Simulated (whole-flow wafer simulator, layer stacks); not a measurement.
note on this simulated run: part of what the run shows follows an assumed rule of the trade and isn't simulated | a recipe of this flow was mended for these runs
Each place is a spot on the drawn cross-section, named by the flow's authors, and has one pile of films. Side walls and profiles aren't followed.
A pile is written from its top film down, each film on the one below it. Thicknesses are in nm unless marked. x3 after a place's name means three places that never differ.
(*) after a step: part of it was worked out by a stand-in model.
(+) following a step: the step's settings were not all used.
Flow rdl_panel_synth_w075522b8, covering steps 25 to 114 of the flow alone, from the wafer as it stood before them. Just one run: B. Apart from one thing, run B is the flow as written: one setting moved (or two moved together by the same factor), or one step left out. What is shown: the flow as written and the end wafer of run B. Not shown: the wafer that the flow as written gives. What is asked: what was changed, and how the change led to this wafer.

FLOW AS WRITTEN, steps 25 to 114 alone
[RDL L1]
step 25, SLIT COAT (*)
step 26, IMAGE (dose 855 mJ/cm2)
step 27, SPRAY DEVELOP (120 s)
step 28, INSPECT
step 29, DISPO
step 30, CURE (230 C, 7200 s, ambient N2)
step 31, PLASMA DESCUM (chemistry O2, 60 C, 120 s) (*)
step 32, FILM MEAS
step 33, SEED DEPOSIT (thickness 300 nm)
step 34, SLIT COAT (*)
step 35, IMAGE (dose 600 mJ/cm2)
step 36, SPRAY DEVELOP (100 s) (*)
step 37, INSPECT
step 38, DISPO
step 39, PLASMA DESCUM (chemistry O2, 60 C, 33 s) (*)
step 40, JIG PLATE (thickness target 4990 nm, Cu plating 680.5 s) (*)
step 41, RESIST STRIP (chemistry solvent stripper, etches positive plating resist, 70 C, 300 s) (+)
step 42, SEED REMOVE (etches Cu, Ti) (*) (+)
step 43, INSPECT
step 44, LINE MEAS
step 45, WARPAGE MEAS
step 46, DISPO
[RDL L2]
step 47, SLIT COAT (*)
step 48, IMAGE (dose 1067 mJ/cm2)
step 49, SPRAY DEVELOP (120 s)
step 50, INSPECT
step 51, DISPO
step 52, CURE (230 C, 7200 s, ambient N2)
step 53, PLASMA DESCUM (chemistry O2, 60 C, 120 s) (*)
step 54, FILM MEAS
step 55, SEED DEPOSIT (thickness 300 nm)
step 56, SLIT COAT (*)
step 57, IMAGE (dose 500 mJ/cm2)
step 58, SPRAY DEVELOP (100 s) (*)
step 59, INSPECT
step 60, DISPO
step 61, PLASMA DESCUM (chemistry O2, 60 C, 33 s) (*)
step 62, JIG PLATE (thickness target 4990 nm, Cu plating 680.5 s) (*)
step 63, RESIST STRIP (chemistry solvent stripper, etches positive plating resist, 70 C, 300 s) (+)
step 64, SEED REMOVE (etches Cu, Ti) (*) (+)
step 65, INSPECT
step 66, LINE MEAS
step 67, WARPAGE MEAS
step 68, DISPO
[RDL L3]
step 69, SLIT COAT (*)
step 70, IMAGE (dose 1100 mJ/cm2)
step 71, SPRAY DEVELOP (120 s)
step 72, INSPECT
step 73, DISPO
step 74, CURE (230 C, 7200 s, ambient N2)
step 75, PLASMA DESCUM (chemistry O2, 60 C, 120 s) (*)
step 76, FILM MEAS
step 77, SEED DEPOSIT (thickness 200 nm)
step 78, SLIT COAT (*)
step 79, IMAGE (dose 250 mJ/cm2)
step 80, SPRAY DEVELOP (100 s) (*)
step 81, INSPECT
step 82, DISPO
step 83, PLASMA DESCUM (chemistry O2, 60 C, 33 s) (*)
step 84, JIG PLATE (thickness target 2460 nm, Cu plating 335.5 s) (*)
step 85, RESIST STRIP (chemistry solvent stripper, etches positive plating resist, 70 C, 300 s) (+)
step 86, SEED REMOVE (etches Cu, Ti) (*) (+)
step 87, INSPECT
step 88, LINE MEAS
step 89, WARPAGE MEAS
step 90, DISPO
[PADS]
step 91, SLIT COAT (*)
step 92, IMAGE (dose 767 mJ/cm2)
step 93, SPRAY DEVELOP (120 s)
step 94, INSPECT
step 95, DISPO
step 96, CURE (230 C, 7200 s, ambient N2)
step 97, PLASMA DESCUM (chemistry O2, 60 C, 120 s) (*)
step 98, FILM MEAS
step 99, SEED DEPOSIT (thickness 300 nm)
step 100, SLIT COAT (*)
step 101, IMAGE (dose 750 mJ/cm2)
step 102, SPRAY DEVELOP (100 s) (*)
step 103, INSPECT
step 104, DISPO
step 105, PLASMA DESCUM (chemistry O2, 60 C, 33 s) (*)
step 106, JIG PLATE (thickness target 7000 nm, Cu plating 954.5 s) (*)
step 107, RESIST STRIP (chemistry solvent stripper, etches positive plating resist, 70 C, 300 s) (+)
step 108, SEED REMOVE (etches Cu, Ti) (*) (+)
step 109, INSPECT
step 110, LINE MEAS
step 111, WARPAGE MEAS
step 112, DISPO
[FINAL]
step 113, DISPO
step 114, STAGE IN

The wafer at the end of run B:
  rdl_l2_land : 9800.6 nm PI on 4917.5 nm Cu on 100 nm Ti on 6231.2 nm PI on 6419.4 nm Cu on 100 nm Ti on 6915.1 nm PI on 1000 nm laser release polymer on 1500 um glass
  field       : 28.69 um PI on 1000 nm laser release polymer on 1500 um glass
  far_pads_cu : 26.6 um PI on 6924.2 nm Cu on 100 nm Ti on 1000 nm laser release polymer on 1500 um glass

The reason: step 40, JIG PLATE: Cu plating 884.6 s was run, while the flow as written has Cu plating 680.5 s.

How this came from the change, step by step:
  step 40, JIG PLATE (thickness target 4990 nm, Cu plating 680.5 s) (*)
      rdl_l1_cu, rdl_l1_land, rdl_l1_via, rdl_l1_rim, rdl_l2_land, rdl_l2_via: +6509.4 Cu (it would be, as written: +5007.5 Cu)
  step 47, SLIT COAT (*)
      rdl_l1_space: +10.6 um PI (it would be, as written: +9924.5 PI)
      field, rdl_l3_cu, rdl_l3_space and 7 more: +7945.2 PI (it would be, as written: +7600.9 PI)
      (and at 6 other places as well)
  step 56, SLIT COAT (*)
      rdl_l2_cu, rdl_l2_space: +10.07 um ILINE-POS-THICK-GRADE-A (new film) (it would be, as written: +9884.2 ILINE-POS-THICK-GRADE-A (new film))
      far_pads_cu: +10.1 um ILINE-POS-THICK-GRADE-A (new film) (it would be, as written: +9933.1 ILINE-POS-THICK-GRADE-A (new film))
      (and at 6 other places as well)
  step 58, SPRAY DEVELOP (100 s) (*)
      rdl_l2_cu: -10.07 um ILINE-POS-THICK-GRADE-A (all of it) (it would be, as written: -9884.2 ILINE-POS-THICK-GRADE-A (all of it))
      rdl_l2_land: -7207.2 ILINE-POS-THICK-GRADE-A (all of it) (it would be, as written: -7416.3 ILINE-POS-THICK-GRADE-A (all of it))
      (and at 1 other place as well)
  step 63, RESIST STRIP (chemistry solvent stripper, etches positive plating resist, 70 C, 300 s) (+)
      far_pads_cu: -10.07 um ILINE-POS-THICK-GRADE-A (all of it) (it would be, as written: -9903.4 ILINE-POS-THICK-GRADE-A (all of it))
      rdl_l1_cu: -9854.7 ILINE-POS-THICK-GRADE-A (all of it) (it would be, as written: -10.01 um ILINE-POS-THICK-GRADE-A (all of it))
      (and at 4 other places as well)
  step 69, SLIT COAT (*)
      rdl_l1_land: +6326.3 PI (it would be, as written: +6541.5 PI)
      rdl_l1_via: +7369.5 PI (it would be, as written: +7624.2 PI)
      (and at 4 other places as well)
  step 78, SLIT COAT (*)
      rdl_l1_land: +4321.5 ILINE-POS-THICK-GRADE-A (new film) (it would be, as written: +4415.5 ILINE-POS-THICK-GRADE-A (new film))
      rdl_l1_via: +4447 ILINE-POS-THICK-GRADE-A (new film) (it would be, as written: +4607.1 ILINE-POS-THICK-GRADE-A (new film))
      (and at 1 other place as well)
  step 85, RESIST STRIP (chemistry solvent stripper, etches positive plating resist, 70 C, 300 s) (+)
      rdl_l1_land: -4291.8 ILINE-POS-THICK-GRADE-A (all of it) (it would be, as written: -4385.8 ILINE-POS-THICK-GRADE-A (all of it))
      rdl_l1_via: -4417.3 ILINE-POS-THICK-GRADE-A (all of it) (it would be, as written: -4577.4 ILINE-POS-THICK-GRADE-A (all of it))
      (and at 1 other place as well)
  step 91, SLIT COAT (*)
      far_pads_cu: +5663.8 PI (it would be, as written: +5838.2 PI)
      rdl_l1_cu: +5816.1 PI (it would be, as written: +6093.4 PI)
      (and at 3 other places as well)
  step 100, SLIT COAT (*)
      far_pads_cu: +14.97 um ILINE-POS-THICK-GRADE-A (new film) (it would be, as written: +14.95 um ILINE-POS-THICK-GRADE-A (new film))
      rdl_l1_cu: +15.26 um ILINE-POS-THICK-GRADE-A (new film) (it would be, as written: +15.24 um ILINE-POS-THICK-GRADE-A (new film))
      (and at 8 other places as well)
  step 107, RESIST STRIP (chemistry solvent stripper, etches positive plating resist, 70 C, 300 s) (+)
      far_pads_cu: -14.94 um ILINE-POS-THICK-GRADE-A (all of it) (it would be, as written: -14.92 um ILINE-POS-THICK-GRADE-A (all of it))
      rdl_l1_cu: -15.23 um ILINE-POS-THICK-GRADE-A (all of it) (it would be, as written: -15.21 um ILINE-POS-THICK-GRADE-A (all of it))
      (and at 8 other places as well)
